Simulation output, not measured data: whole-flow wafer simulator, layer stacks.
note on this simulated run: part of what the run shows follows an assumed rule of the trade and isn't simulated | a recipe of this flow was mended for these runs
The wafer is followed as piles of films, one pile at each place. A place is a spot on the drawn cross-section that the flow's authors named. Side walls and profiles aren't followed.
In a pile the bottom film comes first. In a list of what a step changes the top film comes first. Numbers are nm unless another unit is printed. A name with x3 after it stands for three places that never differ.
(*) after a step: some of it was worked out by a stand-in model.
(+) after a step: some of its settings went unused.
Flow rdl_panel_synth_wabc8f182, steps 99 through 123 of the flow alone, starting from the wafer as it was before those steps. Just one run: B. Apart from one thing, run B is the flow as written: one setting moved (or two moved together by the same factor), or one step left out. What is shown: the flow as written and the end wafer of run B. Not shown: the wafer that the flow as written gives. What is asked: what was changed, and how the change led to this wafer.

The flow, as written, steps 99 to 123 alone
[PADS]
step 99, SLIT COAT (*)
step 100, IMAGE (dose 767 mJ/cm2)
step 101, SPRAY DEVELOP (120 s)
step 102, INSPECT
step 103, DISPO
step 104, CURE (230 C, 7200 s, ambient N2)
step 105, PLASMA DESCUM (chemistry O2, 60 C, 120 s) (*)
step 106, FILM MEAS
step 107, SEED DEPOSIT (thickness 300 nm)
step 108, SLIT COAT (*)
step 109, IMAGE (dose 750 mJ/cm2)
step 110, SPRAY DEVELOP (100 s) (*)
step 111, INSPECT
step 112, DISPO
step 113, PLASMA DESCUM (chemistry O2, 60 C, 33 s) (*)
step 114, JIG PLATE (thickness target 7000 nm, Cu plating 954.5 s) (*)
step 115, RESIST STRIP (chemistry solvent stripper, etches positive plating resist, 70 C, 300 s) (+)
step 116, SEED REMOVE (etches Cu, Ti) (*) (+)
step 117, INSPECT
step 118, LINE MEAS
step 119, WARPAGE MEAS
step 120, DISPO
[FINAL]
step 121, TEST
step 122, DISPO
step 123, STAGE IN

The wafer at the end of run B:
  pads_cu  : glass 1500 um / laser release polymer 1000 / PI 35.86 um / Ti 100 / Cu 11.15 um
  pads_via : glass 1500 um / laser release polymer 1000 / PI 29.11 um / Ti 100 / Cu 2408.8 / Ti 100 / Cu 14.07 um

What caused this: step 114, JIG PLATE: Cu plating 1527 s was run, though the flow has Cu plating 954.5 s.

The path from the change to this, step by step:
  step 114, JIG PLATE (thickness target 7000 nm, Cu plating 954.5 s) (*)
      pads_cu, pads_land: +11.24 um Cu (in the flow as written it would be: +7023.8 Cu)
      pads_via: +14.16 um Cu (in the flow as written it would be: +8307.4 Cu)
